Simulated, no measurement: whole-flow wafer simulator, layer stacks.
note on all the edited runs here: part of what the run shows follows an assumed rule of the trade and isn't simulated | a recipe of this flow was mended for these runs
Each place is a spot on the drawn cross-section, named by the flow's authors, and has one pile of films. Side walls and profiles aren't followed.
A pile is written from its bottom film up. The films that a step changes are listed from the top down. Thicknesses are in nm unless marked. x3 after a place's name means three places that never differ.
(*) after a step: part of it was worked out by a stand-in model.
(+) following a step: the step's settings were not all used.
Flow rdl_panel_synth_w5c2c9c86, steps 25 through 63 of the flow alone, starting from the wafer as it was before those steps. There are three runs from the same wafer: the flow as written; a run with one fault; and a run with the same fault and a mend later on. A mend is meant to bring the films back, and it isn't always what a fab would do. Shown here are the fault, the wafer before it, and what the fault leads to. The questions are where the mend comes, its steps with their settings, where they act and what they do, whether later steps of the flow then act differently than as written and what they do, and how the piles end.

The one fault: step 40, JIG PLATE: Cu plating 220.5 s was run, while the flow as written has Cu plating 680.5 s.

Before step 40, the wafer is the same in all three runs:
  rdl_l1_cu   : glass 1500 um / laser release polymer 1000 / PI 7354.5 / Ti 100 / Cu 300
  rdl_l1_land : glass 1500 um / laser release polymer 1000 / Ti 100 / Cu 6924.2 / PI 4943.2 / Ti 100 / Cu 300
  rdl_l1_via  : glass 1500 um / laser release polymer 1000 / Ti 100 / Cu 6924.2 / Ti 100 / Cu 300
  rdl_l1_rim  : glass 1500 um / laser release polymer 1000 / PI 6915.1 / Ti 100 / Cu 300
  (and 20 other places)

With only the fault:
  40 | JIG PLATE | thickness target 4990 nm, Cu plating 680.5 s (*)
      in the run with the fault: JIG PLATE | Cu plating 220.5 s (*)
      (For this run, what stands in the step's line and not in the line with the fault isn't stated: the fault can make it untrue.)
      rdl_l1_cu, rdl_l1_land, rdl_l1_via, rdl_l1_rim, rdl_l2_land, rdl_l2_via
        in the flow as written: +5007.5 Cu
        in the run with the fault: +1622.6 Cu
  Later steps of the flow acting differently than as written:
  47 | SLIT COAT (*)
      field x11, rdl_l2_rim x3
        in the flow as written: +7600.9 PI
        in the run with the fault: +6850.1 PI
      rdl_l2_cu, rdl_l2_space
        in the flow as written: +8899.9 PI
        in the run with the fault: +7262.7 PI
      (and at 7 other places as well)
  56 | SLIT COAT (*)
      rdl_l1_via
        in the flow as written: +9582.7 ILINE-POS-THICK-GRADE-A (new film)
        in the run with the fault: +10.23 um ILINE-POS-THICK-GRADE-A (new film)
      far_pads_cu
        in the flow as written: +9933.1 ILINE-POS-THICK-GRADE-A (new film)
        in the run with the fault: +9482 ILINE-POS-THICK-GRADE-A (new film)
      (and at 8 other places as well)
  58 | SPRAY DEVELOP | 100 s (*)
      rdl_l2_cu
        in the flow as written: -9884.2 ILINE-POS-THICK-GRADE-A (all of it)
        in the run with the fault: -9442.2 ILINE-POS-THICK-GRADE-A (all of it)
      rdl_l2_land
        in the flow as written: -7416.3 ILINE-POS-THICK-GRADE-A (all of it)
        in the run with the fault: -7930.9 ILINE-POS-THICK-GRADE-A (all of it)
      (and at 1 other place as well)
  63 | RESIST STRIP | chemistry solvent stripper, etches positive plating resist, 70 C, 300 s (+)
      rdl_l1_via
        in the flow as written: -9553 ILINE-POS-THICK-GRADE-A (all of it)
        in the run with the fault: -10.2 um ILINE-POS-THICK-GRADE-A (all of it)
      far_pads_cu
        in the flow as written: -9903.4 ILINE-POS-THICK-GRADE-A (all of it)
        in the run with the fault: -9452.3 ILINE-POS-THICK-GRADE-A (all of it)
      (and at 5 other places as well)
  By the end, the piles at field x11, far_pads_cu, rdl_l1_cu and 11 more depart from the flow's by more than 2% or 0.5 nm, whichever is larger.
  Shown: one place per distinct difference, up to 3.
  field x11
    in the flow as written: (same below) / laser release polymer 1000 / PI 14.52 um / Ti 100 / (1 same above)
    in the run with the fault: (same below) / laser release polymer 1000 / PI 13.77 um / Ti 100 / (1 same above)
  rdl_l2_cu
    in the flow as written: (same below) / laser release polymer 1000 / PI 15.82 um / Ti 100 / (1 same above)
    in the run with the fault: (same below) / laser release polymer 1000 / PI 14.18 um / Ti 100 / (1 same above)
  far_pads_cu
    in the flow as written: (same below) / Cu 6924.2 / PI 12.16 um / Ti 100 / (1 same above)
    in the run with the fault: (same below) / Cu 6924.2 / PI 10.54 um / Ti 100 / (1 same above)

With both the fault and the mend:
  The mend follows step 40.
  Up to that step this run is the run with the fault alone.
  40a | JIG PLATE | Cu plating 460 s (*) (the flow's step 40, run once more with other settings)
      rdl_l1_cu, rdl_l1_land, rdl_l1_via, rdl_l1_rim, rdl_l2_land, rdl_l2_via
        +3385 Cu
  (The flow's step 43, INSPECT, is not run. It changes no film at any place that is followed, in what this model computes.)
  None of the later steps of the flow acts differently than as written at any place that is followed.
  The piles end the same as the flow's at every place that both follow.
